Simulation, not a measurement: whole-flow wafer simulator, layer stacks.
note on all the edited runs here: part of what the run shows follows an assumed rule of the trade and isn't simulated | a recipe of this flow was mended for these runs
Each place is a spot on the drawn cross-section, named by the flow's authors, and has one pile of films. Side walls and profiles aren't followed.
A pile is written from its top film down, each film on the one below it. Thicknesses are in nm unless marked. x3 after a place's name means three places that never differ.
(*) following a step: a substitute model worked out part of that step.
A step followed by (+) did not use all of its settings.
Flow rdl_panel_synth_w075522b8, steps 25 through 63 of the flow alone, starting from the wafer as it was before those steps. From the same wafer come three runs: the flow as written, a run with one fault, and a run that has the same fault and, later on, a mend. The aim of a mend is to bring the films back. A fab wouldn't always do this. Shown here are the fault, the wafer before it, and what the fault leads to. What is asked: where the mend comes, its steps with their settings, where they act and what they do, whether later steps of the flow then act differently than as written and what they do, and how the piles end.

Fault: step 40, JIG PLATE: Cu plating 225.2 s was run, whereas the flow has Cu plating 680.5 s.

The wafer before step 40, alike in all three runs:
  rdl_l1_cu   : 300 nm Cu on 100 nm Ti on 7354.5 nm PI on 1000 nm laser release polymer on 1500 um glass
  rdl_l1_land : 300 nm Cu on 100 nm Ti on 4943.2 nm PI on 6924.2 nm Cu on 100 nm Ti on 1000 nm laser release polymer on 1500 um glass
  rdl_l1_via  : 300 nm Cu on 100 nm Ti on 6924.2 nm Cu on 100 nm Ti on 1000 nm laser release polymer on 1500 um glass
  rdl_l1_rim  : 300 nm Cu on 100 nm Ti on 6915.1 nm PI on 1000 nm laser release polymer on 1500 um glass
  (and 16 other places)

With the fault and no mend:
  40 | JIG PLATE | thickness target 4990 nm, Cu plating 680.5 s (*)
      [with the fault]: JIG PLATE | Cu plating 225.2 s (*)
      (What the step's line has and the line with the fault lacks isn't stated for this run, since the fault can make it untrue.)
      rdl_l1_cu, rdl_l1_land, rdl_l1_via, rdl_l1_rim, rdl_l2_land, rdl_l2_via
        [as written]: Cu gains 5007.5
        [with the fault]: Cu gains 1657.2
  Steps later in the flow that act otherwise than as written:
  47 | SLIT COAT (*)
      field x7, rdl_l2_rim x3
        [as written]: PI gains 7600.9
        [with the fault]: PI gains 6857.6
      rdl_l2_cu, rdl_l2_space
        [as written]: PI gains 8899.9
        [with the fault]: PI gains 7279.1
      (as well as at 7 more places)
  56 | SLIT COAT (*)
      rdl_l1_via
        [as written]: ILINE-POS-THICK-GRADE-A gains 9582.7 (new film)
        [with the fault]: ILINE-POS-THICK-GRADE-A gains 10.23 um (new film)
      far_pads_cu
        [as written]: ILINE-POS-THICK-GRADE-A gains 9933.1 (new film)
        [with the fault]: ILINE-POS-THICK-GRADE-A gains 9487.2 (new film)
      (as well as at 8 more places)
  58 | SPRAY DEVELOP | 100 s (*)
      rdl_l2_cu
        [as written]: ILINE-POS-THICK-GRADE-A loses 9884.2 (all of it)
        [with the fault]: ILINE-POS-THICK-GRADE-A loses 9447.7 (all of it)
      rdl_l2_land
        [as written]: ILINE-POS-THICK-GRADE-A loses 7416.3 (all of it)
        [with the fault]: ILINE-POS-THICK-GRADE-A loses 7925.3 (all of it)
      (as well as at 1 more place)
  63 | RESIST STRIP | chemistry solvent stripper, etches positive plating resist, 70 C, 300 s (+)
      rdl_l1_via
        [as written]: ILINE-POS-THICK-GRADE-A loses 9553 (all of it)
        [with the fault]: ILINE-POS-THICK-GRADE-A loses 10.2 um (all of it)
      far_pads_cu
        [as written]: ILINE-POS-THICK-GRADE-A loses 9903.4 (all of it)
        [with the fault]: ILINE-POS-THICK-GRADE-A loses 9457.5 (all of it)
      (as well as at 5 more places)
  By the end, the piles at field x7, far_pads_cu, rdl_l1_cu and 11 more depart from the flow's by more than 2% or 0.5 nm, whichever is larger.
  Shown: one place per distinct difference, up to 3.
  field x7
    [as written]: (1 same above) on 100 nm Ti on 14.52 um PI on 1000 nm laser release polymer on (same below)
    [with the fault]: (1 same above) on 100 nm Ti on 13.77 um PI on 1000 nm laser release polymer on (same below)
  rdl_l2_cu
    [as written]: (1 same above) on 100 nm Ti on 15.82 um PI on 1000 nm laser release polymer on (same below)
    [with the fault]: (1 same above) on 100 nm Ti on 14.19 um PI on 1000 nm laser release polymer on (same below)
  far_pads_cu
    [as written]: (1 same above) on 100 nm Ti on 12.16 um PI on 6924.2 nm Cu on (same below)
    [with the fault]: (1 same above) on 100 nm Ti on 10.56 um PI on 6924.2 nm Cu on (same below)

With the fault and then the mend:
  The mend follows step 40.
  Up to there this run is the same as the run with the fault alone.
  40a | JIG PLATE | Cu plating 455.3 s (*) (the flow's step 40, run once more with other settings)
      rdl_l1_cu, rdl_l1_land, rdl_l1_via, rdl_l1_rim, rdl_l2_land, rdl_l2_via
        Cu gains 3350.4
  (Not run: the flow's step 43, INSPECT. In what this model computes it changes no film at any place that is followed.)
  Every later step of the flow that is run acts as written at every place that is followed.
  At every place that both follow, the piles at the end match the flow's.
